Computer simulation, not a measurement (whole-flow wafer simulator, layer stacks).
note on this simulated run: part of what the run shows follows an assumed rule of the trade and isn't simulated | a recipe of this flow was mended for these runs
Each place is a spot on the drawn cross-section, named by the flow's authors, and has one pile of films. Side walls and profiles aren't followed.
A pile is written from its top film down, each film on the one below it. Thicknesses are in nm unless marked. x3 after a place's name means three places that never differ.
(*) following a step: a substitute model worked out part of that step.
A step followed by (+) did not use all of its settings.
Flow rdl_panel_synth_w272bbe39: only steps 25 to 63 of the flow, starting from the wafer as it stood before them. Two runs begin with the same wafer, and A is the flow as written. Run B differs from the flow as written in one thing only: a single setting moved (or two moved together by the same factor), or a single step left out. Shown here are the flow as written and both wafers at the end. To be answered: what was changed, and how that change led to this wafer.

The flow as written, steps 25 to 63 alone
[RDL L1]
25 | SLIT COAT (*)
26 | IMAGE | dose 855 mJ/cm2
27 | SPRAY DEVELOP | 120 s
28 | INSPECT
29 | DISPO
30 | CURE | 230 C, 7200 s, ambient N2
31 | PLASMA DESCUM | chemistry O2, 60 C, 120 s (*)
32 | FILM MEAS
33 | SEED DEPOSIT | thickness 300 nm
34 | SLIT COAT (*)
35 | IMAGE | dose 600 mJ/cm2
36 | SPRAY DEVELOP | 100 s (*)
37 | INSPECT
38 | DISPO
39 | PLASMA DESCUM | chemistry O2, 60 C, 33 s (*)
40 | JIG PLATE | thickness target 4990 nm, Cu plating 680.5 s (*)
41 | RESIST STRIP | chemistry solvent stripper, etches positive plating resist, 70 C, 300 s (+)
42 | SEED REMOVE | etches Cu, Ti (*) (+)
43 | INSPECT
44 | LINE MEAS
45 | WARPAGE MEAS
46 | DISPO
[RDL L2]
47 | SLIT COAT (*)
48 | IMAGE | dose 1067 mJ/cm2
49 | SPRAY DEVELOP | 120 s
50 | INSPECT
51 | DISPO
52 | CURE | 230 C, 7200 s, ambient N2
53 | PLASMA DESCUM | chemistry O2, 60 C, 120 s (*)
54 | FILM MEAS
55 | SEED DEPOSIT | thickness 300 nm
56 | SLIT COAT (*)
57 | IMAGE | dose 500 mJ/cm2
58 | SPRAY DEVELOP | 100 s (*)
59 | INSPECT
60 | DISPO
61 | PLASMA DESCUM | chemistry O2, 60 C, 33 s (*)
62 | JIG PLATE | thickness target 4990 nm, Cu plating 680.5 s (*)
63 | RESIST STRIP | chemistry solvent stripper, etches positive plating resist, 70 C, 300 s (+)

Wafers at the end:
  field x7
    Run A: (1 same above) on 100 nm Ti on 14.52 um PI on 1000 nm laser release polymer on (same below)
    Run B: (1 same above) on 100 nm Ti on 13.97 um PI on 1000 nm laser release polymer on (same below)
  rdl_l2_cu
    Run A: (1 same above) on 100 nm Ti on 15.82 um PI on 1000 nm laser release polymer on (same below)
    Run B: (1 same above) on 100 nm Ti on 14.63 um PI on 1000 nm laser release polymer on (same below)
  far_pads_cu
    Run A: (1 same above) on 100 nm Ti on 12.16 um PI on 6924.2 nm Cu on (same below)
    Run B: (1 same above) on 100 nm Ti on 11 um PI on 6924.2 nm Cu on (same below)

The reason: step 40, JIG PLATE: Cu plating 351.1 s was run, though the flow has Cu plating 680.5 s.

How this came from the change, step by step:
  40 | JIG PLATE | thickness target 4990 nm, Cu plating 680.5 s (*)
      rdl_l1_cu, rdl_l1_land, rdl_l1_via, rdl_l1_rim, rdl_l2_land, rdl_l2_via: A Cu gains 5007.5 | B Cu gains 2583.6
  47 | SLIT COAT (*)
      field x7, rdl_l2_rim x3: A PI gains 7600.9 | B PI gains 7059.8
      rdl_l2_cu, rdl_l2_space: A PI gains 8899.9 | B PI gains 7719.8
      (also at 5 further places)
  56 | SLIT COAT (*)
      rdl_l1_via: A ILINE-POS-THICK-GRADE-A gains 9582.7 (new film) | B ILINE-POS-THICK-GRADE-A gains 10.04 um (new film)
      rdl_l2_cu, rdl_l2_space: A ILINE-POS-THICK-GRADE-A gains 9884.2 (new film) | B ILINE-POS-THICK-GRADE-A gains 9565.9 (new film)
      (also at 7 further places)
  58 | SPRAY DEVELOP | 100 s (*)
      rdl_l2_cu: A ILINE-POS-THICK-GRADE-A loses 9884.2 (all of it) | B ILINE-POS-THICK-GRADE-A loses 9565.9 (all of it)
      rdl_l2_land: A ILINE-POS-THICK-GRADE-A loses 7416.3 (all of it) | B ILINE-POS-THICK-GRADE-A loses 7778.5 (all of it)
      (also at 1 further place)
  63 | RESIST STRIP | chemistry solvent stripper, etches positive plating resist, 70 C, 300 s (+)
      rdl_l1_via: A ILINE-POS-THICK-GRADE-A loses 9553 (all of it) | B ILINE-POS-THICK-GRADE-A loses 10.01 um (all of it)
      far_pads_cu: A ILINE-POS-THICK-GRADE-A loses 9903.4 (all of it) | B ILINE-POS-THICK-GRADE-A loses 9587.1 (all of it)
      (also at 5 further places)
